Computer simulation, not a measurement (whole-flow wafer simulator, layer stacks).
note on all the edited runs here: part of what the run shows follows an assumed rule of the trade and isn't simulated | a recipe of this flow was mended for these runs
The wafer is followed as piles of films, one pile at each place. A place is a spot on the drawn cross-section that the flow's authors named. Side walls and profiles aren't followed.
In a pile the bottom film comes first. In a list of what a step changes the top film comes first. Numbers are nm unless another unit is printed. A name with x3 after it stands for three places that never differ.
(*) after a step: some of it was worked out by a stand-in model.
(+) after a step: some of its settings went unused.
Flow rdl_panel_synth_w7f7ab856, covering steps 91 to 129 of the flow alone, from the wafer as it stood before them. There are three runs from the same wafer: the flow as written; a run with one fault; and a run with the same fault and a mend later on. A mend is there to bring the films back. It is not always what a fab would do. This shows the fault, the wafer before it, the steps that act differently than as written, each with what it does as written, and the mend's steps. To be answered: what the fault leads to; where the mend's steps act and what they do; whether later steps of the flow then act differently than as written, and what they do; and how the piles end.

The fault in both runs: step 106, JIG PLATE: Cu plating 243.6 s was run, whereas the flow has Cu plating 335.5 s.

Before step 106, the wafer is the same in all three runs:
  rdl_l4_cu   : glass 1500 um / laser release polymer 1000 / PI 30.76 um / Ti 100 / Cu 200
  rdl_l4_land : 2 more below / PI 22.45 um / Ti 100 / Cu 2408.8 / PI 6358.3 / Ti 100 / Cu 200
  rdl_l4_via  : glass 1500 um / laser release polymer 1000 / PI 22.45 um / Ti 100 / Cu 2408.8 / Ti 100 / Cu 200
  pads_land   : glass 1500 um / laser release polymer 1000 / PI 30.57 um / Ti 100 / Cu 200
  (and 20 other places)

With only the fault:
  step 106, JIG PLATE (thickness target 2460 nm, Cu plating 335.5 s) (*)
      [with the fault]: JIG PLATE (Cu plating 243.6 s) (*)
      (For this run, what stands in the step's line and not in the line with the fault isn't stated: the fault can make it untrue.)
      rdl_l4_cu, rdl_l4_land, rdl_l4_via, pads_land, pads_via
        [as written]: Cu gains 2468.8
        [with the fault]: Cu gains 1792.6
  Steps further on in the flow that do not act as written (1 other step is not shown; it differs only slightly, by no more than 2% or 0.5 nm, whichever is larger):
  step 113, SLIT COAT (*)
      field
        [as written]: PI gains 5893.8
        [with the fault]: PI gains 5643.2
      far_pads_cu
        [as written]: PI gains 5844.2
        [with the fault]: PI gains 5594.1
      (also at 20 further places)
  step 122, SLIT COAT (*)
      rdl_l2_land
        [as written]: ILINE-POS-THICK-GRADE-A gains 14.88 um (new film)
        [with the fault]: ILINE-POS-THICK-GRADE-A gains 14.87 um (new film)
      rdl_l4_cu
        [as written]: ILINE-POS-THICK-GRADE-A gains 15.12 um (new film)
        [with the fault]: ILINE-POS-THICK-GRADE-A gains 14.89 um (new film)
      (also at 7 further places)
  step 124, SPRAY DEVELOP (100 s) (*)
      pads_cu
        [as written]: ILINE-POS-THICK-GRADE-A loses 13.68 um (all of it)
        [with the fault]: ILINE-POS-THICK-GRADE-A loses 13.65 um (all of it)
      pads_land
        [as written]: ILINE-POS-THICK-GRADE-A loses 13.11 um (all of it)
        [with the fault]: ILINE-POS-THICK-GRADE-A loses 13.17 um (all of it)
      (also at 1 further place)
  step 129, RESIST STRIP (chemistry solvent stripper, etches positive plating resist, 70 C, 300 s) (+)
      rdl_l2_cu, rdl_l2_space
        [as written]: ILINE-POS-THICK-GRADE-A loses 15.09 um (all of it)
        [with the fault]: ILINE-POS-THICK-GRADE-A loses 15.1 um (all of it)
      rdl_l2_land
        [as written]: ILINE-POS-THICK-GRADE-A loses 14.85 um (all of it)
        [with the fault]: ILINE-POS-THICK-GRADE-A loses 14.84 um (all of it)
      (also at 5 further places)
  At rdl_l3_cu, rdl_l3_land, rdl_l4_cu, rdl_l4_space, rdl_l4_land, rdl_l4_via, pads_land, pads_via, the piles at the end differ from the flow's by more than 2% or 0.5 nm, whichever is larger.
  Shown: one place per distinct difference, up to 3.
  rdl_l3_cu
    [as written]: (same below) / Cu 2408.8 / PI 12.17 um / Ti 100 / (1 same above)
    [with the fault]: (same below) / Cu 2408.8 / PI 11.92 um / Ti 100 / (1 same above)
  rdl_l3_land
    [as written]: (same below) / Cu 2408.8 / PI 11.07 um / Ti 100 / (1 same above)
    [with the fault]: (same below) / Cu 2408.8 / PI 10.83 um / Ti 100 / (1 same above)
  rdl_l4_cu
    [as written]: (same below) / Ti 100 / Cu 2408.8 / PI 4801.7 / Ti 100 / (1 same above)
    [with the fault]: (same below) / Ti 100 / Cu 1732.6 / PI 4628.3 / Ti 100 / (1 same above)

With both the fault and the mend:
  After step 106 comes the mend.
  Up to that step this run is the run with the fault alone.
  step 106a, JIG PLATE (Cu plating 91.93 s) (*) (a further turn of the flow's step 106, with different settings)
      rdl_l4_cu, rdl_l4_land, rdl_l4_via, pads_land, pads_via
        Cu gains 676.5
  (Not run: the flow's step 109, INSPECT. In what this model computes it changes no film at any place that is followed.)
  Steps further on in the flow that do not act as written:
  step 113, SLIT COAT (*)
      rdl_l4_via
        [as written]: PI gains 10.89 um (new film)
        [with the mend]: PI gains 10.9 um (new film)
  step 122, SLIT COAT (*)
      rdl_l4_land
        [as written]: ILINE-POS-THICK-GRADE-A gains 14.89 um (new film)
        [with the mend]: ILINE-POS-THICK-GRADE-A gains 14.88 um (new film)
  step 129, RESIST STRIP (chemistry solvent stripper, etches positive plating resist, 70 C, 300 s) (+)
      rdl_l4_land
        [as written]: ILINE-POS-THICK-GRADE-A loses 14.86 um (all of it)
        [with the mend]: ILINE-POS-THICK-GRADE-A loses 14.85 um (all of it)
  When the end is reached, the piles differ only a little from the flow's at the places that both follow, at most by 2% or 0.5 nm, whichever is larger.
